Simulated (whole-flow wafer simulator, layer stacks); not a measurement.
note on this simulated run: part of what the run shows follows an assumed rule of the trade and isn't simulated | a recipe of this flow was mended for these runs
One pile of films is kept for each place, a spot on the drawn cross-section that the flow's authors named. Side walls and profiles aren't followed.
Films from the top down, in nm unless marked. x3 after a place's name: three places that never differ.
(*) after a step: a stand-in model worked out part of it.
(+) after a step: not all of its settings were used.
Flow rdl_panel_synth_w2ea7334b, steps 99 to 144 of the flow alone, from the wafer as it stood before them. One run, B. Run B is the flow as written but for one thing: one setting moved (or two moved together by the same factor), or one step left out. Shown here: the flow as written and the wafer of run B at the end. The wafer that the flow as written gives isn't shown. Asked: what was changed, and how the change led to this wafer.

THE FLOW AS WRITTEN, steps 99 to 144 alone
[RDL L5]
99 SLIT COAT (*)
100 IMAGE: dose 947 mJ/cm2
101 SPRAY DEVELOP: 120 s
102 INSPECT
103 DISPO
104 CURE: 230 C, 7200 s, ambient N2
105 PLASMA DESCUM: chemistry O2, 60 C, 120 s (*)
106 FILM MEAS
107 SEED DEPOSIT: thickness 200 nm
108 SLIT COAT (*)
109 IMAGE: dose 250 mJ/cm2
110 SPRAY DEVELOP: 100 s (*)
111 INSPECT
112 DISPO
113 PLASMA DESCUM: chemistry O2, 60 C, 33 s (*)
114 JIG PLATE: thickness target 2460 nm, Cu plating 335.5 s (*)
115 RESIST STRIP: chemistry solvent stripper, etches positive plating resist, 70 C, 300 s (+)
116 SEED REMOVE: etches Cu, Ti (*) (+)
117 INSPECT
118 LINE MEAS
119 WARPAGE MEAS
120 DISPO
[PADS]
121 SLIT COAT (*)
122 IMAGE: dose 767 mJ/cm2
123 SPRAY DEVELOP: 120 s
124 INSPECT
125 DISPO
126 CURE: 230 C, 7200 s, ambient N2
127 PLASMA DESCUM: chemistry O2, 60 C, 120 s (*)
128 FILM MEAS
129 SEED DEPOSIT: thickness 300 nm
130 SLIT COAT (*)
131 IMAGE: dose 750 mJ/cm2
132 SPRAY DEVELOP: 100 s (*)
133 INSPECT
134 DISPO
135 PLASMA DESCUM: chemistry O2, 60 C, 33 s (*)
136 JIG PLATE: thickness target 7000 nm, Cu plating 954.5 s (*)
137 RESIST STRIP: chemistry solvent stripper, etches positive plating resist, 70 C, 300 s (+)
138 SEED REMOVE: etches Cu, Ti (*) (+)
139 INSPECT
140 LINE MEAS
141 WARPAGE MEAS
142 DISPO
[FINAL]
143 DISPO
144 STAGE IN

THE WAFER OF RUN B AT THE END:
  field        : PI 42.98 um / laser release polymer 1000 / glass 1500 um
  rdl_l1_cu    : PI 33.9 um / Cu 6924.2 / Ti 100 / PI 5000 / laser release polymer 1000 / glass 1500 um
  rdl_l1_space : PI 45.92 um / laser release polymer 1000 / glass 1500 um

The cause: step 114, JIG PLATE: Cu plating 285.2 s was run, where the flow has Cu plating 335.5 s.

How the change led to this, step by step:
  114 JIG PLATE: thickness target 2460 nm, Cu plating 335.5 s (*)
      rdl_l5_cu, rdl_l5_land, rdl_l5_via, pads_land, pads_via: Cu +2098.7 (as written it would be: Cu +2468.8)
  121 SLIT COAT (*)
      field: PI +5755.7 (as written it would be: PI +5893.8)
      rdl_l1_cu: PI +5754.9 (as written it would be: PI +5893)
      (and at 22 more places)
  130 SLIT COAT (*)
      rdl_l2_cu, rdl_l2_space: ILINE-POS-THICK-GRADE-A +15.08 um (new film) (as written it would be: ILINE-POS-THICK-GRADE-A +15.07 um (new film))
      rdl_l5_cu: ILINE-POS-THICK-GRADE-A +15 um (new film) (as written it would be: ILINE-POS-THICK-GRADE-A +15.12 um (new film))
      (and at 7 more places)
  132 SPRAY DEVELOP: 100 s (*)
      pads_cu: ILINE-POS-THICK-GRADE-A -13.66 um (all of it) (as written it would be: ILINE-POS-THICK-GRADE-A -13.68 um (all of it))
      pads_land: ILINE-POS-THICK-GRADE-A -13.14 um (all of it) (as written it would be: ILINE-POS-THICK-GRADE-A -13.11 um (all of it))
      (and at 1 more place)
  137 RESIST STRIP: chemistry solvent stripper, etches positive plating resist, 70 C, 300 s (+)
      rdl_l5_cu: ILINE-POS-THICK-GRADE-A -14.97 um (all of it) (as written it would be: ILINE-POS-THICK-GRADE-A -15.09 um (all of it))
      rdl_l5_space: ILINE-POS-THICK-GRADE-A -14.98 um (all of it) (as written it would be: ILINE-POS-THICK-GRADE-A -15.09 um (all of it))
      (and at 3 more places)
